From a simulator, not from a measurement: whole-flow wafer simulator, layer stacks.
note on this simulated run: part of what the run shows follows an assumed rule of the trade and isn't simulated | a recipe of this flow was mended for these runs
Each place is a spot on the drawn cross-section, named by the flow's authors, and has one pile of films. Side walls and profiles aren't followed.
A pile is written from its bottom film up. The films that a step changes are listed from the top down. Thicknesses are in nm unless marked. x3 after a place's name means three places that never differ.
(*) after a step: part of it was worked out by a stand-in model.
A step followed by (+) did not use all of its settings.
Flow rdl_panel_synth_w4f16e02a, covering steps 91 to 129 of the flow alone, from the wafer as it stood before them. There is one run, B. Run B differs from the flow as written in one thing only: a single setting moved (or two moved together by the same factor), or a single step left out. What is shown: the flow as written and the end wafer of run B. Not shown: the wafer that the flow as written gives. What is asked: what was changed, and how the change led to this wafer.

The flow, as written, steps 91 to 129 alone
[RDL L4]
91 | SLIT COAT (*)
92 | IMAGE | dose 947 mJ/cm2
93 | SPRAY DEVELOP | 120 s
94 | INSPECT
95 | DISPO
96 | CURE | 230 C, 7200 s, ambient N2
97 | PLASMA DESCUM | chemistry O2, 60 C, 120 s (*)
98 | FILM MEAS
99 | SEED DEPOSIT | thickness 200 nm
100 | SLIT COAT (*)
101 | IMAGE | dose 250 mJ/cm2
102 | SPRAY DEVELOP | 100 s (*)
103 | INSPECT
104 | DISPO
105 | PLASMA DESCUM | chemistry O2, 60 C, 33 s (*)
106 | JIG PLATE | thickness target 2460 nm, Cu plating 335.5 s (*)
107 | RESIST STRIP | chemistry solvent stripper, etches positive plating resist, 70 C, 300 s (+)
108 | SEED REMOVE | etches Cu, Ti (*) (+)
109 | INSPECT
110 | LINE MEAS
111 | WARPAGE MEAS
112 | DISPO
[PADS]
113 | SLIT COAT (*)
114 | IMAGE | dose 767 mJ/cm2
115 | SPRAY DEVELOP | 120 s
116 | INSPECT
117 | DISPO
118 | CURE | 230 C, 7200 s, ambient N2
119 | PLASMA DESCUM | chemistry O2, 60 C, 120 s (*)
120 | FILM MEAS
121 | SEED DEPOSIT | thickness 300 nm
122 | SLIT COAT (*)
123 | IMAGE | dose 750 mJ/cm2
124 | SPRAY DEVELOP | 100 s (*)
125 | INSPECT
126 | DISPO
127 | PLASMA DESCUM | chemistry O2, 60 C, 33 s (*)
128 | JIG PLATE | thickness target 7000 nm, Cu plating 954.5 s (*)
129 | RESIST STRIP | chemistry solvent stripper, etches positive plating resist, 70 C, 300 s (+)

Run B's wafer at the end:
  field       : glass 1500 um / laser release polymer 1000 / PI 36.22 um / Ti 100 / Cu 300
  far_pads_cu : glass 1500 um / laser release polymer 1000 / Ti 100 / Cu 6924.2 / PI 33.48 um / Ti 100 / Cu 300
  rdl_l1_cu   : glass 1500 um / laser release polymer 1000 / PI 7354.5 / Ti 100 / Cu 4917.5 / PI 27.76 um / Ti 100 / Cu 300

Cause: step 106, JIG PLATE: Cu plating 248.9 s was run, whereas the flow has Cu plating 335.5 s.

The path from the change to this, step by step:
  106 | JIG PLATE | thickness target 2460 nm, Cu plating 335.5 s (*)
      rdl_l4_cu, rdl_l4_land, rdl_l4_via, pads_land, pads_via: Cu gains 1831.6 (it would be, as written: Cu gains 2468.8)
  113 | SLIT COAT (*)
      field: PI gains 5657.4 (it would be, as written: PI gains 5893.8)
      far_pads_cu: PI gains 5608.3 (it would be, as written: PI gains 5844.2)
      (also at 20 further places)
  122 | SLIT COAT (*)
      rdl_l2_land: ILINE-POS-THICK-GRADE-A gains 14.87 um (new film) (it would be, as written: ILINE-POS-THICK-GRADE-A gains 14.88 um (new film))
      rdl_l4_cu: ILINE-POS-THICK-GRADE-A gains 14.91 um (new film) (it would be, as written: ILINE-POS-THICK-GRADE-A gains 15.12 um (new film))
      (also at 7 further places)
  124 | SPRAY DEVELOP | 100 s (*)
      pads_cu: ILINE-POS-THICK-GRADE-A loses 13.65 um (all of it) (it would be, as written: ILINE-POS-THICK-GRADE-A loses 13.68 um (all of it))
      pads_land: ILINE-POS-THICK-GRADE-A loses 13.17 um (all of it) (it would be, as written: ILINE-POS-THICK-GRADE-A loses 13.11 um (all of it))
      (also at 1 further place)
  129 | RESIST STRIP | chemistry solvent stripper, etches positive plating resist, 70 C, 300 s (+)
      rdl_l2_cu, rdl_l2_space: ILINE-POS-THICK-GRADE-A loses 15.1 um (all of it) (it would be, as written: ILINE-POS-THICK-GRADE-A loses 15.09 um (all of it))
      rdl_l2_land: ILINE-POS-THICK-GRADE-A loses 14.84 um (all of it) (it would be, as written: ILINE-POS-THICK-GRADE-A loses 14.85 um (all of it))
      (also at 5 further places)
